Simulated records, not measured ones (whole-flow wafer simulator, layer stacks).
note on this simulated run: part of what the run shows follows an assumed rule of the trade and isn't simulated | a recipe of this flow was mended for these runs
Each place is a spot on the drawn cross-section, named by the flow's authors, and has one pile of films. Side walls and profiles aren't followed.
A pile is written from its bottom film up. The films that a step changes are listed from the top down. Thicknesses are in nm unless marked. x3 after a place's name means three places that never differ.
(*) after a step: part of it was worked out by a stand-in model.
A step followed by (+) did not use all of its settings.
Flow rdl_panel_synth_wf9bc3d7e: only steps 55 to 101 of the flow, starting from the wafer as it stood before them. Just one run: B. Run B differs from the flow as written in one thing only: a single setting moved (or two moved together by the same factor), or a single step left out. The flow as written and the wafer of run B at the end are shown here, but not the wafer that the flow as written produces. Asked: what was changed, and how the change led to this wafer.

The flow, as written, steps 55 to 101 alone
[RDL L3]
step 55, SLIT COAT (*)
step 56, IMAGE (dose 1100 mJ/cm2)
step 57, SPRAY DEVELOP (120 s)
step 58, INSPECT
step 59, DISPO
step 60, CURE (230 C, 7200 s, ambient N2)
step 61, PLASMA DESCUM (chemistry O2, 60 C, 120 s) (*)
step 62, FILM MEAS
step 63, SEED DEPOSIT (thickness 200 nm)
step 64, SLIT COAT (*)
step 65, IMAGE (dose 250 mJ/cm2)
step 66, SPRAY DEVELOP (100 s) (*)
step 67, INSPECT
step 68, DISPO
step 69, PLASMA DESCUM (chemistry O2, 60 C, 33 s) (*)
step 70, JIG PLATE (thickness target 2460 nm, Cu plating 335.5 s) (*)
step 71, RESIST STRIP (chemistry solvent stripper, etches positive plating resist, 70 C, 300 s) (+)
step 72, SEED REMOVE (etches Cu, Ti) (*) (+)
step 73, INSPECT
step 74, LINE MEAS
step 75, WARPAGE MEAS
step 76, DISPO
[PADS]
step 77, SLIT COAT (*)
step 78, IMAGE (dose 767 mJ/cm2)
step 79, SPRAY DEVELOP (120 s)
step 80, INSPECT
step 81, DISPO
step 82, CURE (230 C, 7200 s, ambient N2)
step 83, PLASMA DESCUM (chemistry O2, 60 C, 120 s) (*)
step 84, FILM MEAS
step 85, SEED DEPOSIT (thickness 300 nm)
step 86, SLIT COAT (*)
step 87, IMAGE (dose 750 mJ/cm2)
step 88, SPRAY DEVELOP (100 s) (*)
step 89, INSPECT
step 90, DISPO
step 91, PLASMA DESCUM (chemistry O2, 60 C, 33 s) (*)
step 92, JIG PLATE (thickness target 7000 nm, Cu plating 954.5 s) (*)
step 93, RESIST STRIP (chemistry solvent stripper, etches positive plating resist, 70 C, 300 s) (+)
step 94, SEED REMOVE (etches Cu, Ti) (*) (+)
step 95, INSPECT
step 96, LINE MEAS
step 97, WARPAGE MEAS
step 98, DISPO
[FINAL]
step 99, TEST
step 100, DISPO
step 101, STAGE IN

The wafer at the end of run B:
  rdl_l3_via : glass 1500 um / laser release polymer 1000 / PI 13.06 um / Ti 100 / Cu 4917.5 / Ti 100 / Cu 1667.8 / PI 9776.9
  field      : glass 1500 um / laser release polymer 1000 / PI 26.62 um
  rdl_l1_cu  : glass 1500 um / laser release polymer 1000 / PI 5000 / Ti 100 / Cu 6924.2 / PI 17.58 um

Cause: step 70, JIG PLATE: Cu plating 234.8 s was run, whereas the flow has Cu plating 335.5 s.

Step by step, how the change led to this:
  step 70, JIG PLATE (thickness target 2460 nm, Cu plating 335.5 s) (*)
      rdl_l3_cu, rdl_l3_land, rdl_l3_via, pads_land, pads_via: +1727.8 Cu (it would be, as written: +2468.8 Cu)
  step 77, SLIT COAT (*)
      rdl_l3_via: +9776.9 PI (new film) (it would be, as written: +10.46 um PI (new film))
      field: +5619.6 PI (it would be, as written: +5893.8 PI)
      (also at 14 further places)
  step 86, SLIT COAT (*)
      rdl_l2_space: +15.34 um ILINE-POS-THICK-GRADE-A (new film) (it would be, as written: +15.33 um ILINE-POS-THICK-GRADE-A (new film))
      rdl_l2_land: +14.61 um ILINE-POS-THICK-GRADE-A (new film) (it would be, as written: +14.62 um ILINE-POS-THICK-GRADE-A (new film))
      (also at 9 further places)
  step 88, SPRAY DEVELOP (100 s) (*)
      pads_cu: -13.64 um ILINE-POS-THICK-GRADE-A (all of it) (it would be, as written: -13.68 um ILINE-POS-THICK-GRADE-A (all of it))
      pads_land: -13.17 um ILINE-POS-THICK-GRADE-A (all of it) (it would be, as written: -13.11 um ILINE-POS-THICK-GRADE-A (all of it))
      (also at 1 further place)
  step 92, JIG PLATE (thickness target 7000 nm, Cu plating 954.5 s) (*)
      pads_via: +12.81 um Au/Ni/Cu (new film) (it would be, as written: +12.72 um Au/Ni/Cu (new film))
  step 93, RESIST STRIP (chemistry solvent stripper, etches positive plating resist, 70 C, 300 s) (+)
      rdl_l2_space: -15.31 um ILINE-POS-THICK-GRADE-A (all of it) (it would be, as written: -15.3 um ILINE-POS-THICK-GRADE-A (all of it))
      rdl_l2_land: -14.58 um ILINE-POS-THICK-GRADE-A (all of it) (it would be, as written: -14.59 um ILINE-POS-THICK-GRADE-A (all of it))
      (also at 6 further places)
